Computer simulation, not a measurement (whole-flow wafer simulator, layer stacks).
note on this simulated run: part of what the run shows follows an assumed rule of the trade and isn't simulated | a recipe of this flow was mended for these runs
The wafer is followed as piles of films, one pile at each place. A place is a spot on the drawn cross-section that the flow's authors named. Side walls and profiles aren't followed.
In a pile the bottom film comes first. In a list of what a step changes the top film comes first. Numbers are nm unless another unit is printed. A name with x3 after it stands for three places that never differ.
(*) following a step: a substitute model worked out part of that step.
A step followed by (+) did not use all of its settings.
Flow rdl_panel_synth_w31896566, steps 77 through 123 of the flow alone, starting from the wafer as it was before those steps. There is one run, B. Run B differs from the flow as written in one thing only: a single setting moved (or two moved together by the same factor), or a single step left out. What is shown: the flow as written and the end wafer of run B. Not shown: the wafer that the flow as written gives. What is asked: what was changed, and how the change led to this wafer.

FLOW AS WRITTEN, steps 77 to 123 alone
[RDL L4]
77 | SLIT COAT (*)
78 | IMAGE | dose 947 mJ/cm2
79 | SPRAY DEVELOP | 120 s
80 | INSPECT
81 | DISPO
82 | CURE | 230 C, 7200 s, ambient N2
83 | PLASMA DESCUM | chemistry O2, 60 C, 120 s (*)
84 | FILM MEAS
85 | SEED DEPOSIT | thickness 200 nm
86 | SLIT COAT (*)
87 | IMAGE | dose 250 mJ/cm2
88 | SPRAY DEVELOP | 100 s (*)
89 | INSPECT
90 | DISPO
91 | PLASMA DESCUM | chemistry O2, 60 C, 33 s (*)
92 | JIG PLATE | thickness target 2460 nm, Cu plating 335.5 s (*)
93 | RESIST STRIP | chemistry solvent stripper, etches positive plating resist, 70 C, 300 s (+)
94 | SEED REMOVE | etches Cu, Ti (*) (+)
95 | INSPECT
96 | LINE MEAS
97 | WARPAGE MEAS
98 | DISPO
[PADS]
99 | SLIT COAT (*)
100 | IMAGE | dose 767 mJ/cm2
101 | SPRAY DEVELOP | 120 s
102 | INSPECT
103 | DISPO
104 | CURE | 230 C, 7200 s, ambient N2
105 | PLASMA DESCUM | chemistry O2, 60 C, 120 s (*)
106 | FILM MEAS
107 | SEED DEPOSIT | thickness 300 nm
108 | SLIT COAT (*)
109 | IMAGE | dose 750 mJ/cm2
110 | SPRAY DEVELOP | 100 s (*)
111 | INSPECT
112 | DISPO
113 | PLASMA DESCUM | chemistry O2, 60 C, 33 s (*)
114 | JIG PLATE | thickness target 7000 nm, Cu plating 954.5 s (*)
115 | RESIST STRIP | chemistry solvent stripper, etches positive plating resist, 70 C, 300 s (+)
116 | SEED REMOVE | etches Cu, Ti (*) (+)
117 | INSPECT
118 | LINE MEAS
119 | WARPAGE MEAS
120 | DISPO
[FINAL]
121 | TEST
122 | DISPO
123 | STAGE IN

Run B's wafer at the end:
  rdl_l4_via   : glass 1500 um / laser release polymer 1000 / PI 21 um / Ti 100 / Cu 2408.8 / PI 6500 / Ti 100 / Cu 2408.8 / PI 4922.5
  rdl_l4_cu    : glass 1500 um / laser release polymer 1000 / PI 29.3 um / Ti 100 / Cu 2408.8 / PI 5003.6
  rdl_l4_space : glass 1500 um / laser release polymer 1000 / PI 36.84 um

The reason: step 79, SPRAY DEVELOP: 120 s, was skipped.

How this came from the change, step by step:
  86 | SLIT COAT (*)
      rdl_l4_cu: ILINE-POS-THICK-GRADE-A gains 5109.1 (new film) (in the flow as written it would be: ILINE-POS-THICK-GRADE-A gains 4752.5 (new film))
      rdl_l4_space: ILINE-POS-THICK-GRADE-A gains 5027.3 (new film) (in the flow as written it would be: ILINE-POS-THICK-GRADE-A gains 4439.2 (new film))
      (and at 2 other places as well)
  88 | SPRAY DEVELOP | 100 s (*)
      rdl_l4_cu: ILINE-POS-THICK-GRADE-A loses 5109.1 (all of it) (in the flow as written it would be: ILINE-POS-THICK-GRADE-A loses 4752.5 (all of it))
      rdl_l4_land: ILINE-POS-THICK-GRADE-A loses 4703.7 (all of it) (in the flow as written it would be: ILINE-POS-THICK-GRADE-A loses 3532.2 (all of it))
      (and at 1 other place as well)
  93 | RESIST STRIP | chemistry solvent stripper, etches positive plating resist, 70 C, 300 s (+)
      rdl_l4_space: ILINE-POS-THICK-GRADE-A loses 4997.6 (all of it) (in the flow as written it would be: ILINE-POS-THICK-GRADE-A loses 4409.5 (all of it))
  99 | SLIT COAT (*)
      rdl_l4_via: PI gains 4922.5 (new film) (in the flow as written it would be: PI gains 10.89 um (new film))
      rdl_l4_cu: PI gains 5003.6 (new film) (in the flow as written it would be: PI gains 4801.7 (new film))
      (and at 2 other places as well)
  108 | SLIT COAT (*)
      rdl_l4_cu: ILINE-POS-THICK-GRADE-A gains 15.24 um (new film) (in the flow as written it would be: ILINE-POS-THICK-GRADE-A gains 15.12 um (new film))
      rdl_l4_space: ILINE-POS-THICK-GRADE-A gains 15.21 um (new film) (in the flow as written it would be: ILINE-POS-THICK-GRADE-A gains 15.12 um (new film))
      (and at 2 other places as well)
  115 | RESIST STRIP | chemistry solvent stripper, etches positive plating resist, 70 C, 300 s (+)
      rdl_l4_cu: ILINE-POS-THICK-GRADE-A loses 15.21 um (all of it) (in the flow as written it would be: ILINE-POS-THICK-GRADE-A loses 15.09 um (all of it))
      rdl_l4_space: ILINE-POS-THICK-GRADE-A loses 15.19 um (all of it) (in the flow as written it would be: ILINE-POS-THICK-GRADE-A loses 15.09 um (all of it))
      (and at 2 other places as well)
If metal films that touch count as one body, rdl_l4_via has 2 bodies (between them, from the top down: PI 6500); the flow as written gives 1 body.
